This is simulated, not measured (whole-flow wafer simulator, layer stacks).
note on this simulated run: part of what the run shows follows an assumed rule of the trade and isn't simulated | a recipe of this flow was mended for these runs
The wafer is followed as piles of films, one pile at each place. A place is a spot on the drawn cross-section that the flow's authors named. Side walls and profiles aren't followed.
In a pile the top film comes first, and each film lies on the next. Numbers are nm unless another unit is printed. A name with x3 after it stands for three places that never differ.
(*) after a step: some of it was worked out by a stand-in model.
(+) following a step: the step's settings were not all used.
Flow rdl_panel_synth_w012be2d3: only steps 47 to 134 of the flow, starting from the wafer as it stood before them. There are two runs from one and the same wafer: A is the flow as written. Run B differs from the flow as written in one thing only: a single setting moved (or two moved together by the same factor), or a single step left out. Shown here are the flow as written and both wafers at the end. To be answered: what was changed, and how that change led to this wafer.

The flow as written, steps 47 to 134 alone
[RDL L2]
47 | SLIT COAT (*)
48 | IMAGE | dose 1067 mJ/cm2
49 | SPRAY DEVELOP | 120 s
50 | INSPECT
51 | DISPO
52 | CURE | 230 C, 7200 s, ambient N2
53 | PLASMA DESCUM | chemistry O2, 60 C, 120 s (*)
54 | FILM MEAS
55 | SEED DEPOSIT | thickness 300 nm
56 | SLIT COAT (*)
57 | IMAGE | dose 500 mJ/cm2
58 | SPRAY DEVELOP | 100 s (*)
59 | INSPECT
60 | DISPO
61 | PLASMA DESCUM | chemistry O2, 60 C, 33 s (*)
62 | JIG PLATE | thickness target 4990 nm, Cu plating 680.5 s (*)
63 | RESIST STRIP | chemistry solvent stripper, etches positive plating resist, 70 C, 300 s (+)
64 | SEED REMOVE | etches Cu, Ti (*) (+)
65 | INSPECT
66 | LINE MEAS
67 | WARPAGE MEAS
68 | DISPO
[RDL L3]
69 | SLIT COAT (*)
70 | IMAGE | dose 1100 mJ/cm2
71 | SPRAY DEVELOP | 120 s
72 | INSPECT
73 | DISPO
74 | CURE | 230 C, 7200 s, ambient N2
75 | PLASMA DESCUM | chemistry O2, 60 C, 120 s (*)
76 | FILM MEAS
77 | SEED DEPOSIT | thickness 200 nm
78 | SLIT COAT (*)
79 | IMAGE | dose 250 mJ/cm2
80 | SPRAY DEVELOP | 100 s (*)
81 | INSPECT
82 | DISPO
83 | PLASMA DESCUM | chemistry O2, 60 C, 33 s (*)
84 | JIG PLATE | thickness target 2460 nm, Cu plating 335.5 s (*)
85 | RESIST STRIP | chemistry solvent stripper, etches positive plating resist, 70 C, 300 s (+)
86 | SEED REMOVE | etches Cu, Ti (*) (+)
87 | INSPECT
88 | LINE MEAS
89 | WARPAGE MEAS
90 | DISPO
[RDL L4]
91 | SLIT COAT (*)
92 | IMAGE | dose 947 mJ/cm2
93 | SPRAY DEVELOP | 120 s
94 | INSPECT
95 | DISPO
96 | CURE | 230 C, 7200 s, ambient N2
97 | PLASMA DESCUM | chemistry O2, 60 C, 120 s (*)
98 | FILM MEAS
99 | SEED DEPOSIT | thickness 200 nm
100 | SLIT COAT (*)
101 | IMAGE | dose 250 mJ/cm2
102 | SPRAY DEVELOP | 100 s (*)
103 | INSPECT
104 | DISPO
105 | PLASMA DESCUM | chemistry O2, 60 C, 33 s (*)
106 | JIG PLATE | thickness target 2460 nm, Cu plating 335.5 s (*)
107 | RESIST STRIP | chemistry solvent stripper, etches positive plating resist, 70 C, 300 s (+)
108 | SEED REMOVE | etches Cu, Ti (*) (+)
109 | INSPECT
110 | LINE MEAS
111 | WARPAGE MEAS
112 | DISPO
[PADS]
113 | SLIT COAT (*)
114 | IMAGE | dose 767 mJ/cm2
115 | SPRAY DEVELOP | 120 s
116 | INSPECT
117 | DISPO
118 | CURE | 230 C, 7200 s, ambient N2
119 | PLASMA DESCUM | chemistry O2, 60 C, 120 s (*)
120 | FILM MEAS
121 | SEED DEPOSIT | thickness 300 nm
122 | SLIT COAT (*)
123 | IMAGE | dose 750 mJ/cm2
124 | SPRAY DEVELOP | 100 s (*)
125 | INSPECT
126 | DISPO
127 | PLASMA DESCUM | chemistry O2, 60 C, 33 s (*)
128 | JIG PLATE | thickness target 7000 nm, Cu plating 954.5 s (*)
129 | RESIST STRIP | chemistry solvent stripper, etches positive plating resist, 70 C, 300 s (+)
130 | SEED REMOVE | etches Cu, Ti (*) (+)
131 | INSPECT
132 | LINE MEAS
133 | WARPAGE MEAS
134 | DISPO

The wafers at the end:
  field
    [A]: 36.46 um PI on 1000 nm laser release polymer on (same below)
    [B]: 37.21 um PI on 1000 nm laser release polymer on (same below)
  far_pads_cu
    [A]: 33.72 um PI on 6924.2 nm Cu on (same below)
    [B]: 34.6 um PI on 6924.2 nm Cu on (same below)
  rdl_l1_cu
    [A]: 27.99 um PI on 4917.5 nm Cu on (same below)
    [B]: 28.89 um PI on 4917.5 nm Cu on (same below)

Cause: step 62, JIG PLATE: Cu plating 986.7 s was run, while the flow as written has Cu plating 680.5 s.

Step by step, how the change led to this:
  62 | JIG PLATE | thickness target 4990 nm, Cu plating 680.5 s (*)
      rdl_l2_cu, rdl_l2_land, rdl_l2_via, rdl_l2_rim, rdl_l3_land, rdl_l3_via: A Cu gains 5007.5 | B Cu gains 7260.8
  69 | SLIT COAT (*)
      rdl_l3_cu, rdl_l3_space: A PI gains 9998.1 | B PI gains 11.82 um
      rdl_l1_rim: A PI gains 9339.9 | B PI gains 11.17 um
      (as well as at 18 more places)
  78 | SLIT COAT (*)
      rdl_l3_cu, rdl_l3_space: A ILINE-POS-THICK-GRADE-A gains 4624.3 (new film) | B ILINE-POS-THICK-GRADE-A gains 4739.4 (new film)
      rdl_l2_space: A ILINE-POS-THICK-GRADE-A gains 5535.4 (new film) | B ILINE-POS-THICK-GRADE-A gains 5747.7 (new film)
      (as well as at 4 more places)
  80 | SPRAY DEVELOP | 100 s (*)
      rdl_l3_cu: A ILINE-POS-THICK-GRADE-A loses 4624.3 (all of it) | B ILINE-POS-THICK-GRADE-A loses 4739.4 (all of it)
      rdl_l3_land: A ILINE-POS-THICK-GRADE-A loses 2880.1 (all of it) | B ILINE-POS-THICK-GRADE-A loses 2773.1 (all of it)
  85 | RESIST STRIP | chemistry solvent stripper, etches positive plating resist, 70 C, 300 s (+)
      rdl_l2_space: A ILINE-POS-THICK-GRADE-A loses 5505.7 (all of it) | B ILINE-POS-THICK-GRADE-A loses 5718 (all of it)
      rdl_l1_rim: A ILINE-POS-THICK-GRADE-A loses 5069.9 (all of it) | B ILINE-POS-THICK-GRADE-A loses 5259.5 (all of it)
      (as well as at 3 more places)
  91 | SLIT COAT (*)
      far_pads_cu: A PI gains 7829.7 | B PI gains 8051.9
      rdl_l1_cu: A PI gains 8062.8 | B PI gains 8333.2
      (as well as at 9 more places)
  100 | SLIT COAT (*)
      rdl_l1_cu: A ILINE-POS-THICK-GRADE-A gains 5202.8 (new film) | B ILINE-POS-THICK-GRADE-A gains 5091.9 (new film)
      rdl_l1_space: A ILINE-POS-THICK-GRADE-A gains 5250.1 (new film) | B ILINE-POS-THICK-GRADE-A gains 5091.4 (new film)
      (as well as at 1 more place)
  107 | RESIST STRIP | chemistry solvent stripper, etches positive plating resist, 70 C, 300 s (+)
      rdl_l1_cu: A ILINE-POS-THICK-GRADE-A loses 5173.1 (all of it) | B ILINE-POS-THICK-GRADE-A loses 5062.2 (all of it)
      rdl_l1_space: A ILINE-POS-THICK-GRADE-A loses 5220.4 (all of it) | B ILINE-POS-THICK-GRADE-A loses 5061.7 (all of it)
      (as well as at 1 more place)
  113 | SLIT COAT (*)
      rdl_l1_cu: A PI gains 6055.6 | B PI gains 5927.4
      rdl_l1_space: A PI gains 6102.4 | B PI gains 5938.5
      (as well as at 1 more place)
  122 | SLIT COAT (*)
      rdl_l2_cu, rdl_l2_space: A ILINE-POS-THICK-GRADE-A gains 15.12 um (new film) | B ILINE-POS-THICK-GRADE-A gains 15.18 um (new film)
      rdl_l1_via: A ILINE-POS-THICK-GRADE-A gains 14.8 um (new film) | B ILINE-POS-THICK-GRADE-A gains 14.81 um (new film)
      (as well as at 7 more places)
  129 | RESIST STRIP | chemistry solvent stripper, etches positive plating resist, 70 C, 300 s (+)
      rdl_l2_cu, rdl_l2_space: A ILINE-POS-THICK-GRADE-A loses 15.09 um (all of it) | B ILINE-POS-THICK-GRADE-A loses 15.15 um (all of it)
      rdl_l1_via: A ILINE-POS-THICK-GRADE-A loses 14.77 um (all of it) | B ILINE-POS-THICK-GRADE-A loses 14.78 um (all of it)
      (as well as at 7 more places)
